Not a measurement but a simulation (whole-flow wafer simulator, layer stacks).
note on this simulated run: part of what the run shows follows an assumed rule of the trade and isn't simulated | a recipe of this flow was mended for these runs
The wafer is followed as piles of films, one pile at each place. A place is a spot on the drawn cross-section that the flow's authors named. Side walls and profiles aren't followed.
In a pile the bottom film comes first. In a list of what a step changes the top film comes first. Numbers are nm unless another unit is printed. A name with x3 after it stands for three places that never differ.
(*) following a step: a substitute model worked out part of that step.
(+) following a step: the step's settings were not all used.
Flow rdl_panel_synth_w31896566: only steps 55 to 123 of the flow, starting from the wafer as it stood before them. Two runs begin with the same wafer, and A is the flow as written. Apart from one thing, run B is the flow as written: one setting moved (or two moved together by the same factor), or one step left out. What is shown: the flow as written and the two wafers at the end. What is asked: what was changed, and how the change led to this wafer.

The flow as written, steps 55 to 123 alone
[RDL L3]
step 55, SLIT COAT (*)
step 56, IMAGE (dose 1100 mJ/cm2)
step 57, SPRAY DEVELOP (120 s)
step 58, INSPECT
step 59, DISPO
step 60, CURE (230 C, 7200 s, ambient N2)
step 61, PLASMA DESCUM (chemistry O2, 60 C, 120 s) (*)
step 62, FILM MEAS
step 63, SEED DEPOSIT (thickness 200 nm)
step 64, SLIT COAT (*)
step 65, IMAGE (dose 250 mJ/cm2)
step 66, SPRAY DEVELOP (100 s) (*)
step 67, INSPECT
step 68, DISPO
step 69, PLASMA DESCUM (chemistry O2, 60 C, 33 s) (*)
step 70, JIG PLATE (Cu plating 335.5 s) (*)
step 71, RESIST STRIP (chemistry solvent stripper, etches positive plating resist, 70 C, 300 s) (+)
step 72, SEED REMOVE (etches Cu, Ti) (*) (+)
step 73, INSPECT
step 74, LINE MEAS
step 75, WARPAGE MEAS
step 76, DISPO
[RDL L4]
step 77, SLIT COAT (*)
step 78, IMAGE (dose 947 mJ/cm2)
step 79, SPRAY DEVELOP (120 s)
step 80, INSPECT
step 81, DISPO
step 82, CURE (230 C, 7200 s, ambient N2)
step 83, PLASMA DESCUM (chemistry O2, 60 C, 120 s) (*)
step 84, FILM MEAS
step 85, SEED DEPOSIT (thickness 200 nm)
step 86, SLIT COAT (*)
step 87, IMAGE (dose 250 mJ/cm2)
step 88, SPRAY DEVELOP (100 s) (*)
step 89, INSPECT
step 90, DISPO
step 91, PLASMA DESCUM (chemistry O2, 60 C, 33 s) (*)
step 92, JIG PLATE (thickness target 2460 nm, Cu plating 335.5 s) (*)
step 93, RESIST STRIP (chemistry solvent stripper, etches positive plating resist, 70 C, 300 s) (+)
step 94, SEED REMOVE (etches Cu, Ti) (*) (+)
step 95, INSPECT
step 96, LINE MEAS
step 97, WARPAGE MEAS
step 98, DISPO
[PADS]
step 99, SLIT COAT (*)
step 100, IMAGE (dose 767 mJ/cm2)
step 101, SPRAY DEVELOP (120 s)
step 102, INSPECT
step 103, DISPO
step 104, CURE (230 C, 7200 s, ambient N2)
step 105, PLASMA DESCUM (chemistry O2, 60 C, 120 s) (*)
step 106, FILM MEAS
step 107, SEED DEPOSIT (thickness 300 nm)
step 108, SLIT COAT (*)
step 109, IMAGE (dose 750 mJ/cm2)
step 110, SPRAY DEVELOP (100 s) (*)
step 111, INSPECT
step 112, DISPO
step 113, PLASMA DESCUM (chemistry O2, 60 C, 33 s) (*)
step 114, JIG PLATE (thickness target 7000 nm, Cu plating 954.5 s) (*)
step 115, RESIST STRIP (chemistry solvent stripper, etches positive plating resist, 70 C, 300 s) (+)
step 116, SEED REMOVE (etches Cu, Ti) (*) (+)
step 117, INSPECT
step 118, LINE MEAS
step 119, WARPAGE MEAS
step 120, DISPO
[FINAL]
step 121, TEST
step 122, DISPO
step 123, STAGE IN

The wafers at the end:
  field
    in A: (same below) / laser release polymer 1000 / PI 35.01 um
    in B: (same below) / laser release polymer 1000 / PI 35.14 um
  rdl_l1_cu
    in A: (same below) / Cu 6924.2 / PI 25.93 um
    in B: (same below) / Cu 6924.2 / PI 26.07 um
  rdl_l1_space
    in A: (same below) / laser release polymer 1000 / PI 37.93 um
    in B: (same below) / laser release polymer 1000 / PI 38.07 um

Cause: step 70, JIG PLATE: Cu plating 362.3 s was run, though the flow has Cu plating 335.5 s.

The path from the change to this, step by step:
  step 70, JIG PLATE (Cu plating 335.5 s) (*)
      rdl_l3_cu, rdl_l3_land, rdl_l3_via, rdl_l4_land, rdl_l4_via: A Cu gains 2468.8 | B Cu gains 2666
  step 77, SLIT COAT (*)
      rdl_l3_space: A PI gains 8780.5 | B PI gains 8973.8
      rdl_l2_rim: A PI gains 8037.4 | B PI gains 8264.1
      (and at 1 other place as well)
  step 99, SLIT COAT (*)
      rdl_l4_via: A PI gains 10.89 um (new film) | B PI gains 10.88 um (new film)
  step 108, SLIT COAT (*)
      rdl_l3_space: A ILINE-POS-THICK-GRADE-A gains 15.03 um (new film) | B ILINE-POS-THICK-GRADE-A gains 15.04 um (new film)
      rdl_l2_rim: A ILINE-POS-THICK-GRADE-A gains 14.92 um (new film) | B ILINE-POS-THICK-GRADE-A gains 14.91 um (new film)
      (and at 4 other places as well)
  step 115, RESIST STRIP (chemistry solvent stripper, etches positive plating resist, 70 C, 300 s) (+)
      rdl_l3_space: A ILINE-POS-THICK-GRADE-A loses 15 um (all of it) | B ILINE-POS-THICK-GRADE-A loses 15.01 um (all of it)
      rdl_l2_rim: A ILINE-POS-THICK-GRADE-A loses 14.89 um (all of it) | B ILINE-POS-THICK-GRADE-A loses 14.88 um (all of it)
      (and at 4 other places as well)
